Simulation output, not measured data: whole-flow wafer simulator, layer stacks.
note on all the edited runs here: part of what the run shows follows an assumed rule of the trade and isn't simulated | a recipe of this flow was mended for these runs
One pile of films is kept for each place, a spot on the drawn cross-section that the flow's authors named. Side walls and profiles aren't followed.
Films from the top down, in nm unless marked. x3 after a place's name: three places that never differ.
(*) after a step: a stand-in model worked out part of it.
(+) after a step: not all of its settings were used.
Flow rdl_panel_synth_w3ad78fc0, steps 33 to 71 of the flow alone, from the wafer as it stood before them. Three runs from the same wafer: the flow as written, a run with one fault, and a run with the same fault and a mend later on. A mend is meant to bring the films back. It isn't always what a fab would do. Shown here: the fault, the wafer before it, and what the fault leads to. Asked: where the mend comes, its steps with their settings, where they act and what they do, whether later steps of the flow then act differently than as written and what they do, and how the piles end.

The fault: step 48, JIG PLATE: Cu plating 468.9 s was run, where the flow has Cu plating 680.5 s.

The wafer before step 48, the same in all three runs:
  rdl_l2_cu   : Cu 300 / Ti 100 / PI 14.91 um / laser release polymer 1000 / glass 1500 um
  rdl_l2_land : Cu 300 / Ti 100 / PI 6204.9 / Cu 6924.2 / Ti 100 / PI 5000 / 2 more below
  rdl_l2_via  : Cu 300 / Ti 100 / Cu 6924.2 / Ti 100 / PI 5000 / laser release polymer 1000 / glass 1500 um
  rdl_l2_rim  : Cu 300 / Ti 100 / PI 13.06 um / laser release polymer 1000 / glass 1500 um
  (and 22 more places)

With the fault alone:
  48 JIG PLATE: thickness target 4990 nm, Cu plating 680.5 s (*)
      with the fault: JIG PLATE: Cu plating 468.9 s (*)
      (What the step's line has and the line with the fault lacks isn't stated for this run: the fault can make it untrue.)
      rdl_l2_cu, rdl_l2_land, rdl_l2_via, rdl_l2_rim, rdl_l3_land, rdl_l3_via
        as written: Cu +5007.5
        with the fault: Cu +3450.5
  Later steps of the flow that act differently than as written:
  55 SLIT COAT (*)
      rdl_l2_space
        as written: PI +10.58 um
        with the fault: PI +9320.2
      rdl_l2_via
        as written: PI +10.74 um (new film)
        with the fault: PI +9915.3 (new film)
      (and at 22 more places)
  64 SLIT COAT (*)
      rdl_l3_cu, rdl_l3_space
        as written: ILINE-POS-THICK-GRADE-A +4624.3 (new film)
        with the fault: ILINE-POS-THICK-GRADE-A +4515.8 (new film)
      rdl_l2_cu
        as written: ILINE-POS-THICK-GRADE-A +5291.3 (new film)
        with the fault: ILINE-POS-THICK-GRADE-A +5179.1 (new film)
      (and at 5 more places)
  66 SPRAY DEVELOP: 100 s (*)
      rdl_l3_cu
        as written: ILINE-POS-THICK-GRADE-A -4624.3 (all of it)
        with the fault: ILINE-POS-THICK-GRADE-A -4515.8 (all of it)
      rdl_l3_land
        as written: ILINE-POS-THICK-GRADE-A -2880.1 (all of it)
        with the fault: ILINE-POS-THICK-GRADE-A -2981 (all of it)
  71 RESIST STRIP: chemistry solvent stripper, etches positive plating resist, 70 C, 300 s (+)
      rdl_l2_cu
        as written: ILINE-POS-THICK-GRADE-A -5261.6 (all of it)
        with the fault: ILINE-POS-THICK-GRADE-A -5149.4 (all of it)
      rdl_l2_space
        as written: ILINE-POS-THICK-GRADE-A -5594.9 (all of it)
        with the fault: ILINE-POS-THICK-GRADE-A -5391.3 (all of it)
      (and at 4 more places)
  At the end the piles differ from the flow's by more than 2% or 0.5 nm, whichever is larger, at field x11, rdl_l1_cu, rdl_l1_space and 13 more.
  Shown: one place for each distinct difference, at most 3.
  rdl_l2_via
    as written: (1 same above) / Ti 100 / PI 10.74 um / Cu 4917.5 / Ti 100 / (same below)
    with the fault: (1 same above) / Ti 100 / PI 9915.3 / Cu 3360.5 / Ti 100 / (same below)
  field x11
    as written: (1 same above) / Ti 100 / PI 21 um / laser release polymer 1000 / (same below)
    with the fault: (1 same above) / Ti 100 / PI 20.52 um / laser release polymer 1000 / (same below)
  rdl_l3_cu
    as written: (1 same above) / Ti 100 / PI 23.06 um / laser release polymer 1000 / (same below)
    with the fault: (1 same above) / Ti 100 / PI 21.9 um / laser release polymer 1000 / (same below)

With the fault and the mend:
  The mend comes after step 48.
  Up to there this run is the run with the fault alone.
  48a JIG PLATE: Cu plating 211.6 s (*) (the flow's step 48 once more, with other settings)
      rdl_l2_cu, rdl_l2_land, rdl_l2_via, rdl_l2_rim, rdl_l3_land, rdl_l3_via
        Cu +1557.1
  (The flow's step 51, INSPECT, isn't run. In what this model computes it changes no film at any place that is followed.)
  No later step of the flow acts differently than as written at any place that is followed.
  At the end the piles are the same as the flow's at every place that both follow.
